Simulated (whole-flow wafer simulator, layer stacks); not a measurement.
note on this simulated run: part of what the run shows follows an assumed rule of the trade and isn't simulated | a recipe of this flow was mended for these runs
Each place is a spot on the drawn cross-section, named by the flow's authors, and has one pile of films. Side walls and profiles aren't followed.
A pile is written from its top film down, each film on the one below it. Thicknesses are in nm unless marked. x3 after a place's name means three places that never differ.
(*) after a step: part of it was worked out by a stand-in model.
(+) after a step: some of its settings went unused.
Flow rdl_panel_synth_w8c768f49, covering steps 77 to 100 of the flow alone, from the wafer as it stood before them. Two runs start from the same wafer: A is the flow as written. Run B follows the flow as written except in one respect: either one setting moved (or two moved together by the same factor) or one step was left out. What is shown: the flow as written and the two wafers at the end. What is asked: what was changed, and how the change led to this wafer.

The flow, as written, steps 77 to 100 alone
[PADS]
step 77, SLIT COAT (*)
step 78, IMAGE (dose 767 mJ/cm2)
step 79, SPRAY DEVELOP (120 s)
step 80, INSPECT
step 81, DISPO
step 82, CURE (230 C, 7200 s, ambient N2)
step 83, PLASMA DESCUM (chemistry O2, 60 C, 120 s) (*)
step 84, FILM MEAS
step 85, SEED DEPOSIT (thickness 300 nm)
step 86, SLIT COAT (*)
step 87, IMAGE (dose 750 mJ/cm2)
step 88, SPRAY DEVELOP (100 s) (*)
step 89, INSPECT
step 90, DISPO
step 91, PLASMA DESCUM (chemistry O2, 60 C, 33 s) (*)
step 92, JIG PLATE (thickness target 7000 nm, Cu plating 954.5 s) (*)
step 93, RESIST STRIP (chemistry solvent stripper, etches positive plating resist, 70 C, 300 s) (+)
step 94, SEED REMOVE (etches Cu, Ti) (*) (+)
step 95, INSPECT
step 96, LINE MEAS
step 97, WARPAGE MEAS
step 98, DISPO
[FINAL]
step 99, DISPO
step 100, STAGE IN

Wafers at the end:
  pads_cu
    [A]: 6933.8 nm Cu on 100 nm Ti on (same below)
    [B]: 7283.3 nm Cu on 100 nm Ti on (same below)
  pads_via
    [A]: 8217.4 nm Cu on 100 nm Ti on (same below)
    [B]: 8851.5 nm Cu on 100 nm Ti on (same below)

The reason: step 92, JIG PLATE: Cu plating 1002 s was run, while the flow as written has Cu plating 954.5 s.

How this came from the change, step by step:
  step 92, JIG PLATE (thickness target 7000 nm, Cu plating 954.5 s) (*)
      pads_cu, pads_land: A Cu gains 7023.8 | B Cu gains 7373.3
      pads_via: A Cu gains 8307.4 | B Cu gains 8941.5
